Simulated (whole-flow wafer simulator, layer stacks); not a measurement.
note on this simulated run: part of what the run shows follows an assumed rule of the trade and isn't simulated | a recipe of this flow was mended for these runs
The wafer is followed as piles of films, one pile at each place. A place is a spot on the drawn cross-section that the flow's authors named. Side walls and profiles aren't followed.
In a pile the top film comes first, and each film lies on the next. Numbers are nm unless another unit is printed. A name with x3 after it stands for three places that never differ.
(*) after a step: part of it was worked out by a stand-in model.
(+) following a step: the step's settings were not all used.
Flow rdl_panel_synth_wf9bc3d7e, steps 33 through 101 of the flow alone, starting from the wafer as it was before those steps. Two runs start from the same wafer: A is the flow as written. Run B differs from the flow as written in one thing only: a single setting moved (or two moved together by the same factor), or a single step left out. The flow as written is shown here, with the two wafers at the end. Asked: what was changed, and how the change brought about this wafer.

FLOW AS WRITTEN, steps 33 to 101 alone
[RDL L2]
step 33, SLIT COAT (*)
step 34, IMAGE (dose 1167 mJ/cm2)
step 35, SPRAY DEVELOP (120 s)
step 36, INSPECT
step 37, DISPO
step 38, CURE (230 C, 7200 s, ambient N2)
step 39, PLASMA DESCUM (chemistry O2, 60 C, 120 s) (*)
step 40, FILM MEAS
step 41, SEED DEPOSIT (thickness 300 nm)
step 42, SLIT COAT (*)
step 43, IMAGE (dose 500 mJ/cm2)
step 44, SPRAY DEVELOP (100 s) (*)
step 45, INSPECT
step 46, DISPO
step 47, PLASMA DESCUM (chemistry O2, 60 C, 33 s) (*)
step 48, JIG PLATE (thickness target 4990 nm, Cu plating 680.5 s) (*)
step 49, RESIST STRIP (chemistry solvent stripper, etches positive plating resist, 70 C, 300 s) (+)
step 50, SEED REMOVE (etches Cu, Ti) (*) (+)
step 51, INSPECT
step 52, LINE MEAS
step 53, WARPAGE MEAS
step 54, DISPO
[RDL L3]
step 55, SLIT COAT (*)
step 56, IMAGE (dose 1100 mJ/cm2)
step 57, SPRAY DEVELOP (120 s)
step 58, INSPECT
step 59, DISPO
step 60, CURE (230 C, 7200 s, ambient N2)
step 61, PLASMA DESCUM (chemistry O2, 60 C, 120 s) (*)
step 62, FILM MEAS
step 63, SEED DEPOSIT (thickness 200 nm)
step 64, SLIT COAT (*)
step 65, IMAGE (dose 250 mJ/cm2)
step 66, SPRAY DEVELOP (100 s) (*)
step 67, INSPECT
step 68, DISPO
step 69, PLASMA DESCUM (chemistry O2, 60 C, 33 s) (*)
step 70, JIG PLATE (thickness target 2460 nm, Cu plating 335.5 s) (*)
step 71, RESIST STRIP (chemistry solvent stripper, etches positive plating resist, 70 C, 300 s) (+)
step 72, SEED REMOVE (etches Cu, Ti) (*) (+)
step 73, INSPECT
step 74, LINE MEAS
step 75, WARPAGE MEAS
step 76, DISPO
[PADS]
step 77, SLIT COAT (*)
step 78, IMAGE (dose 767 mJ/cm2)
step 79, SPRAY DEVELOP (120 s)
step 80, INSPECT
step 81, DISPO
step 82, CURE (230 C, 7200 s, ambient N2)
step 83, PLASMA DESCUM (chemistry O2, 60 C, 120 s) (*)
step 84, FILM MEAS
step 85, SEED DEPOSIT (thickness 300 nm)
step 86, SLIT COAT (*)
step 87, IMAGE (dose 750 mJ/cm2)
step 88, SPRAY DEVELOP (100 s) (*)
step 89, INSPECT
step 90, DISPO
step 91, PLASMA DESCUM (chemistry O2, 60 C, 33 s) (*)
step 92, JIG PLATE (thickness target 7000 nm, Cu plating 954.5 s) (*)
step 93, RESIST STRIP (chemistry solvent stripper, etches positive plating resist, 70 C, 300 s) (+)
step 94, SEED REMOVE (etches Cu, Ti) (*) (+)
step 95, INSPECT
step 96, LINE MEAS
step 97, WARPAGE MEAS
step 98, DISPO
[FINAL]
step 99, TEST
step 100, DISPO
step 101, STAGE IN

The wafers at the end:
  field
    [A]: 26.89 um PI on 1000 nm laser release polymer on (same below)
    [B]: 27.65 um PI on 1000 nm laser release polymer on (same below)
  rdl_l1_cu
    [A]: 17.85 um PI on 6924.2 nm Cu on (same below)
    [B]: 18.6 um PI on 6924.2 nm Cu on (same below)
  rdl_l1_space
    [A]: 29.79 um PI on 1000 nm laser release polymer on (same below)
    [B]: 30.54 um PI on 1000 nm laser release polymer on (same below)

The reason: step 48, JIG PLATE: Cu plating 986.7 s was run, though the flow has Cu plating 680.5 s.

How this came from the change, step by step:
  step 48, JIG PLATE (thickness target 4990 nm, Cu plating 680.5 s) (*)
      rdl_l2_cu, rdl_l2_land, rdl_l2_via, rdl_l2_rim, rdl_l3_land, rdl_l3_via: A Cu gains 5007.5 | B Cu gains 7260.8
  step 55, SLIT COAT (*)
      rdl_l3_cu, rdl_l3_space: A PI gains 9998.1 | B PI gains 11.82 um
      rdl_l1_rim: A PI gains 9173.5 | B PI gains 11 um
      (as well as at 12 more places)
  step 64, SLIT COAT (*)
      rdl_l3_cu, rdl_l3_space: A ILINE-POS-THICK-GRADE-A gains 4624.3 (new film) | B ILINE-POS-THICK-GRADE-A gains 4739.4 (new film)
      rdl_l2_space: A ILINE-POS-THICK-GRADE-A gains 5624.6 (new film) | B ILINE-POS-THICK-GRADE-A gains 5800.7 (new film)
      (as well as at 4 more places)
  step 66, SPRAY DEVELOP (100 s) (*)
      rdl_l3_cu: A ILINE-POS-THICK-GRADE-A loses 4624.3 (all of it) | B ILINE-POS-THICK-GRADE-A loses 4739.4 (all of it)
      rdl_l3_land: A ILINE-POS-THICK-GRADE-A loses 2880.1 (all of it) | B ILINE-POS-THICK-GRADE-A loses 2773.1 (all of it)
  step 71, RESIST STRIP (chemistry solvent stripper, etches positive plating resist, 70 C, 300 s) (+)
      rdl_l2_space: A ILINE-POS-THICK-GRADE-A loses 5594.9 (all of it) | B ILINE-POS-THICK-GRADE-A loses 5771 (all of it)
      rdl_l1_rim: A ILINE-POS-THICK-GRADE-A loses 5047.8 (all of it) | B ILINE-POS-THICK-GRADE-A loses 5247.8 (all of it)
      (as well as at 3 more places)
  step 77, SLIT COAT (*)
      rdl_l2_space: A PI gains 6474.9 | B PI gains 6643.3
      rdl_l1_rim: A PI gains 5965.6 | B PI gains 6158.6
      (as well as at 5 more places)
  step 86, SLIT COAT (*)
      rdl_l1_cu: A ILINE-POS-THICK-GRADE-A gains 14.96 um (new film) | B ILINE-POS-THICK-GRADE-A gains 14.97 um (new film)
      rdl_l1_space: A ILINE-POS-THICK-GRADE-A gains 15.05 um (new film) | B ILINE-POS-THICK-GRADE-A gains 15.04 um (new film)
      (as well as at 10 more places)
  step 93, RESIST STRIP (chemistry solvent stripper, etches positive plating resist, 70 C, 300 s) (+)
      rdl_l1_cu: A ILINE-POS-THICK-GRADE-A loses 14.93 um (all of it) | B ILINE-POS-THICK-GRADE-A loses 14.94 um (all of it)
      rdl_l1_space: A ILINE-POS-THICK-GRADE-A loses 15.02 um (all of it) | B ILINE-POS-THICK-GRADE-A loses 15.01 um (all of it)
      (as well as at 10 more places)
